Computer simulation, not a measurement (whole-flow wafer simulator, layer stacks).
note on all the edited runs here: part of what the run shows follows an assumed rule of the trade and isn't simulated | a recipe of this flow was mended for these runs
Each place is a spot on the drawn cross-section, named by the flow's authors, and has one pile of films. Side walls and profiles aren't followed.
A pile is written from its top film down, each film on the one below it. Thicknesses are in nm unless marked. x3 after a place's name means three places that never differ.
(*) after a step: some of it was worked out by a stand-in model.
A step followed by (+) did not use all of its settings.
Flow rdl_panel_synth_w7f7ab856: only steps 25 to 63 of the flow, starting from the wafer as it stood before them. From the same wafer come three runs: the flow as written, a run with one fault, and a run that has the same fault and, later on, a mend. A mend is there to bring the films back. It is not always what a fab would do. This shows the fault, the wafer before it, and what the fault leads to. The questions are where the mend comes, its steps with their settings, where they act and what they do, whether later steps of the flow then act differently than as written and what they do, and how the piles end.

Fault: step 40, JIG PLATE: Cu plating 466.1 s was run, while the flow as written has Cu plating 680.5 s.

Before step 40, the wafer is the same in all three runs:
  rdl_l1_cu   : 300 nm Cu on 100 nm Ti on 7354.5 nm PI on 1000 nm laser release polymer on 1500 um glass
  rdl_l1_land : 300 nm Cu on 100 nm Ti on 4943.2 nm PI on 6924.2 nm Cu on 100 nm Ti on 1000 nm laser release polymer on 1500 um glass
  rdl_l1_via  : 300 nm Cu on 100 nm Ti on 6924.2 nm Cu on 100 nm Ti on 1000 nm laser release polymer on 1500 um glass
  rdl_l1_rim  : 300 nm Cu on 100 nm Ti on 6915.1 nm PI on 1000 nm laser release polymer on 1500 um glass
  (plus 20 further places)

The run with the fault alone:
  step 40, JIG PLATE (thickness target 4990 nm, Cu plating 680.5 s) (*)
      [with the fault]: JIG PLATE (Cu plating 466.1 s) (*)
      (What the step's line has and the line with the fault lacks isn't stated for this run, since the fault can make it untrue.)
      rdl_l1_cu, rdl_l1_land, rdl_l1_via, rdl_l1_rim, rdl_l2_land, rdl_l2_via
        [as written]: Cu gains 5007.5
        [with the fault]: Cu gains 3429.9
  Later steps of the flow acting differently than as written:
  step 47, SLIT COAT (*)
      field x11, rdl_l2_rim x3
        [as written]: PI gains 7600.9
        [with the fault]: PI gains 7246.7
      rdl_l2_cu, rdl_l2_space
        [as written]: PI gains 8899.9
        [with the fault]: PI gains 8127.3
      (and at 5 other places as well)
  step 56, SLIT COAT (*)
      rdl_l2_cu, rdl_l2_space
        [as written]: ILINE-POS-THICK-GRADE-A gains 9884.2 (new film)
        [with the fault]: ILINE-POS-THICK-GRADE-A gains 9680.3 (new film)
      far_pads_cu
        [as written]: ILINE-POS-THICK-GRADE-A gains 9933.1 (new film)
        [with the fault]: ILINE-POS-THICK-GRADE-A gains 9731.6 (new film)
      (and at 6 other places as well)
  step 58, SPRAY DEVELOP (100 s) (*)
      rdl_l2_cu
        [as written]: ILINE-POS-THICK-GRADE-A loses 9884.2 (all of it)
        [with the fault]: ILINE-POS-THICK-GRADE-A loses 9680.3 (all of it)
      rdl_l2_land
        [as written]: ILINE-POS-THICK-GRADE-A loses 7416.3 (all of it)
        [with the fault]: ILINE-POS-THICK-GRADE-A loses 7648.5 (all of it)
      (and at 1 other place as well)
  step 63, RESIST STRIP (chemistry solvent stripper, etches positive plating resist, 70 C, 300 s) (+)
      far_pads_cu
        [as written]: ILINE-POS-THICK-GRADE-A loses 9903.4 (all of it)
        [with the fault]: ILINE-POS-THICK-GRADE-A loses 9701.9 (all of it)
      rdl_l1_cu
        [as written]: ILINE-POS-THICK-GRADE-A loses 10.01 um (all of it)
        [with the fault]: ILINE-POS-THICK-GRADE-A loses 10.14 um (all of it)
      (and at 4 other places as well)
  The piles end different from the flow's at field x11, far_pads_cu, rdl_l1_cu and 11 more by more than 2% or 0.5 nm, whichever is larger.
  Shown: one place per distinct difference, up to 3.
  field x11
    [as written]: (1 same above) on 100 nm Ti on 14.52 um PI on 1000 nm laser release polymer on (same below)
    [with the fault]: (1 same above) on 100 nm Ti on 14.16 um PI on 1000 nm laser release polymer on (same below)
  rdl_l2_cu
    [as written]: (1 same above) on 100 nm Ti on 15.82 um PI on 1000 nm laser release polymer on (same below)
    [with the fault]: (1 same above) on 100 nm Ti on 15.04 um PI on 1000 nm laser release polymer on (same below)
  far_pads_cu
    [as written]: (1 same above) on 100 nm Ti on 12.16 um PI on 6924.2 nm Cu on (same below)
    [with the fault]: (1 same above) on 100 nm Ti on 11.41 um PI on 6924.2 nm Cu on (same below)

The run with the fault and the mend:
  After step 40 comes the mend.
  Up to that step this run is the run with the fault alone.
  step 40a, JIG PLATE (Cu plating 214.4 s) (*) (the flow's step 40 again, with other settings)
      rdl_l1_cu, rdl_l1_land, rdl_l1_via, rdl_l1_rim, rdl_l2_land, rdl_l2_via
        Cu gains 1577.7
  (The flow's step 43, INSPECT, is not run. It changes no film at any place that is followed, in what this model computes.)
  Later steps of the flow that are run all act as written at every place that is followed.
  By the end, the piles equal the flow's at every place that both follow.
